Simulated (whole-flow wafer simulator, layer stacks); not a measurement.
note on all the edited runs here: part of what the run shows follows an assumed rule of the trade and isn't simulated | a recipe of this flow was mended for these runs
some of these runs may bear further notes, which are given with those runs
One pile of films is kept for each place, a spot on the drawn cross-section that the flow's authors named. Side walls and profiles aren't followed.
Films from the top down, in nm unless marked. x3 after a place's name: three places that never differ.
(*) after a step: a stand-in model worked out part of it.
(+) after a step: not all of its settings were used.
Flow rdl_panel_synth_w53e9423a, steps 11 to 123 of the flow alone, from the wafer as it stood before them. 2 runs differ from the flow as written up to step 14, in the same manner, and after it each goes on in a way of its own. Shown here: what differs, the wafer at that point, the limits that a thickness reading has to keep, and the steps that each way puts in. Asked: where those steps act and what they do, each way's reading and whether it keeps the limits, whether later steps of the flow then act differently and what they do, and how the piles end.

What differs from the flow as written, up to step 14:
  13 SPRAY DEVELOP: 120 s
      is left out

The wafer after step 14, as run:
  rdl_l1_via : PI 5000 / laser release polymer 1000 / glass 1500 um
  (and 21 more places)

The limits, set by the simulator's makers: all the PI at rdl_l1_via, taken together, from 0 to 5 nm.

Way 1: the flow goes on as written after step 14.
  The reading after step 14: 5000 nm, outside the limits.
  Later steps of the flow that act differently than as written:
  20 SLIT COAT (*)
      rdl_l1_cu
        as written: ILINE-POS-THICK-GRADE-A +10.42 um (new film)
        this way: ILINE-POS-THICK-GRADE-A +12 um (new film)
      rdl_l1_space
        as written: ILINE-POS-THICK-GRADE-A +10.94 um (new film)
        this way: ILINE-POS-THICK-GRADE-A +12 um (new film)
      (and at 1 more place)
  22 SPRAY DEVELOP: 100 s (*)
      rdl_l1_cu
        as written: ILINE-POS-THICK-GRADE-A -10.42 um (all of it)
        this way: ILINE-POS-THICK-GRADE-A -12 um (all of it)
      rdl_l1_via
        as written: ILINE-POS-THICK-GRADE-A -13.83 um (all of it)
        this way: ILINE-POS-THICK-GRADE-A -12 um (all of it)
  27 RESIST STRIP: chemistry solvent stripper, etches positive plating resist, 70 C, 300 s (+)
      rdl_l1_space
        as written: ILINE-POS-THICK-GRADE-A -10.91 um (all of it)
        this way: ILINE-POS-THICK-GRADE-A -11.97 um (all of it)
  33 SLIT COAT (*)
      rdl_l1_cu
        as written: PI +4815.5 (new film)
        this way: PI +5406.8 (new film)
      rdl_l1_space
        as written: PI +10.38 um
        this way: PI +10.99 um
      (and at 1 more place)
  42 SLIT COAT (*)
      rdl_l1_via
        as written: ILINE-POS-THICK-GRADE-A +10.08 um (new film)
        this way: ILINE-POS-THICK-GRADE-A +9151.1 (new film)
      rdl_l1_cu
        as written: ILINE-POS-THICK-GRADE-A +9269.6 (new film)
        this way: ILINE-POS-THICK-GRADE-A +9750.6 (new film)
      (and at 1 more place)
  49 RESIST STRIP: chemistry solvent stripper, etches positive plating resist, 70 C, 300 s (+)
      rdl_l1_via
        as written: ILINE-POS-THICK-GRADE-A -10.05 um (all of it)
        this way: ILINE-POS-THICK-GRADE-A -9121.4 (all of it)
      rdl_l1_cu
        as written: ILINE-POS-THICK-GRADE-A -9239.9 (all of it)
        this way: ILINE-POS-THICK-GRADE-A -9720.9 (all of it)
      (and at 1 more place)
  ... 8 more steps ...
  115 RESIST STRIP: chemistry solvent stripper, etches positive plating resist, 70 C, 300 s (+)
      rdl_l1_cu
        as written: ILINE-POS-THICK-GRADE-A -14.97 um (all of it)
        this way: ILINE-POS-THICK-GRADE-A -15.06 um (all of it)
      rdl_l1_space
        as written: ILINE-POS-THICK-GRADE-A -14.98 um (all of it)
        this way: ILINE-POS-THICK-GRADE-A -15.07 um (all of it)
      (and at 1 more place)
  At the end the piles differ from the flow's by more than 2% or 0.5 nm, whichever is larger, at rdl_l1_cu, rdl_l1_space, rdl_l1_via.
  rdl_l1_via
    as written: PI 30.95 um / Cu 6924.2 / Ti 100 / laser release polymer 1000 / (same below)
    this way: PI 27.7 um / Cu 6924.2 / Ti 100 / PI 5000 / laser release polymer 1000 / (same below)
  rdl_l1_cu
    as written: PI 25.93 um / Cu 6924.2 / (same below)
    this way: PI 27.24 um / Cu 6924.2 / (same below)
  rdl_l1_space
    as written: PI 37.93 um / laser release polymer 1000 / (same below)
    this way: PI 39.26 um / laser release polymer 1000 / (same below)

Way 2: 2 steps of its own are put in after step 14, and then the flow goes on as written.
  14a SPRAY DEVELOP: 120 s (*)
      rdl_l1_via
        PI -5000 (all of it)
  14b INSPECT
      changes no film at any place that is followed
  The reading after step 14b: 0 nm, within the limits.
  No later step of the flow acts differently than as written at any place that is followed.
  At the end the piles are the same as the flow's at every place that both follow.

Within the limits: way 2. Outside them: way 1.
